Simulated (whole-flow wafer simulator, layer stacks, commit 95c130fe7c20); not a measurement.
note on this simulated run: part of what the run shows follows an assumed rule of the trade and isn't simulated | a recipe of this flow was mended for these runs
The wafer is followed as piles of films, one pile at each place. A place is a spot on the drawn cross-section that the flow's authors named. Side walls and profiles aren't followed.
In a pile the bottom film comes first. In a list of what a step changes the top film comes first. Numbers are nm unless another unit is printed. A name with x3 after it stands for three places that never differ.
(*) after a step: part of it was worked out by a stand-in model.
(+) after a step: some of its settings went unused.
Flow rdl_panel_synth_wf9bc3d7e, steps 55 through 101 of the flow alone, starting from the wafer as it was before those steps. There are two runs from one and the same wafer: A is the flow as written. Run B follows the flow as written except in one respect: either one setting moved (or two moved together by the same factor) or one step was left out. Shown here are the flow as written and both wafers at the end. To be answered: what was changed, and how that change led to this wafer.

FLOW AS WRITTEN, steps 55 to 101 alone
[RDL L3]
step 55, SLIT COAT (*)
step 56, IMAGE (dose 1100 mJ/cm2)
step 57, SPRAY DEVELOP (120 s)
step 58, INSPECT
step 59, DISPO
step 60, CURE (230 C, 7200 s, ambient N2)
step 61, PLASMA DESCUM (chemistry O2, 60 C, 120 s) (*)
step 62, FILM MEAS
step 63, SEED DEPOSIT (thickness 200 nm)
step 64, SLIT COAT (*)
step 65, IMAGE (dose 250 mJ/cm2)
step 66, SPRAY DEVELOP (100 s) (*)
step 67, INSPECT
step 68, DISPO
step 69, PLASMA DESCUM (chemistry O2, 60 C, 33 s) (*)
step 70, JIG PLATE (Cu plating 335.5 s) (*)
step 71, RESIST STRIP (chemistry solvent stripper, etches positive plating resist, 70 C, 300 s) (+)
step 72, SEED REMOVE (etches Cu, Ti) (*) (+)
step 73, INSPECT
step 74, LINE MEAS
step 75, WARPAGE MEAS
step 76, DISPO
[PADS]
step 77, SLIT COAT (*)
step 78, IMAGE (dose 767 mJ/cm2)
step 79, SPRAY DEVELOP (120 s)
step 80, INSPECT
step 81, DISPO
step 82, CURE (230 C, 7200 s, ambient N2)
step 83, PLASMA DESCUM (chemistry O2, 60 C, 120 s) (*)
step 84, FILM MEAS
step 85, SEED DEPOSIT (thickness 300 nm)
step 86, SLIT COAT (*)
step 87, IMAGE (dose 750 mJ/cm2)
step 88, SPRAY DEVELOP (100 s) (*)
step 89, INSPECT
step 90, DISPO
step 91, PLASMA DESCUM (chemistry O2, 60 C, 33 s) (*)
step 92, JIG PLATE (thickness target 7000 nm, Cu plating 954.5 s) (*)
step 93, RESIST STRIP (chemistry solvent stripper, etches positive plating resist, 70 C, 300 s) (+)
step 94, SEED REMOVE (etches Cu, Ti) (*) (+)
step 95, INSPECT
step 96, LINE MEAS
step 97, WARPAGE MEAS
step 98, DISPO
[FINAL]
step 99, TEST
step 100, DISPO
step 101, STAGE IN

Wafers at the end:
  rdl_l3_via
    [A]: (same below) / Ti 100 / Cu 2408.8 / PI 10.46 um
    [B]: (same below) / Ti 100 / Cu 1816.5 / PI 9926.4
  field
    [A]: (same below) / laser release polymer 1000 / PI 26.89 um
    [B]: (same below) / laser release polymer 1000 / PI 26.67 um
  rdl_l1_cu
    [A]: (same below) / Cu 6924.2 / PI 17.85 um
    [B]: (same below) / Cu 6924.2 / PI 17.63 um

What caused this: step 70, JIG PLATE: Cu plating 255 s was run, whereas the flow has Cu plating 335.5 s.

The path from the change to this, step by step:
  step 70, JIG PLATE (Cu plating 335.5 s) (*)
      rdl_l3_cu, rdl_l3_land, rdl_l3_via, pads_land, pads_via: A +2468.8 Cu | B +1876.5 Cu
  step 77, SLIT COAT (*)
      rdl_l3_via: A +10.46 um PI (new film) | B +9926.4 PI (new film)
      field: A +5893.8 PI | B +5673.9 PI
      (also at 13 further places)
  step 86, SLIT COAT (*)
      rdl_l2_space: A +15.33 um ILINE-POS-THICK-GRADE-A (new film) | B +15.34 um ILINE-POS-THICK-GRADE-A (new film)
      rdl_l2_land: A +14.62 um ILINE-POS-THICK-GRADE-A (new film) | B +14.61 um ILINE-POS-THICK-GRADE-A (new film)
      (also at 9 further places)
  step 88, SPRAY DEVELOP (100 s) (*)
      pads_cu: A -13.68 um ILINE-POS-THICK-GRADE-A (all of it) | B -13.65 um ILINE-POS-THICK-GRADE-A (all of it)
      pads_land: A -13.11 um ILINE-POS-THICK-GRADE-A (all of it) | B -13.16 um ILINE-POS-THICK-GRADE-A (all of it)
      (also at 1 further place)
  step 92, JIG PLATE (thickness target 7000 nm, Cu plating 954.5 s) (*)
      pads_via: A +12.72 um Au/Ni/Cu (new film) | B +12.8 um Au/Ni/Cu (new film)
  step 93, RESIST STRIP (chemistry solvent stripper, etches positive plating resist, 70 C, 300 s) (+)
      rdl_l2_space: A -15.3 um ILINE-POS-THICK-GRADE-A (all of it) | B -15.31 um ILINE-POS-THICK-GRADE-A (all of it)
      rdl_l2_land: A -14.59 um ILINE-POS-THICK-GRADE-A (all of it) | B -14.58 um ILINE-POS-THICK-GRADE-A (all of it)
      (also at 6 further places)
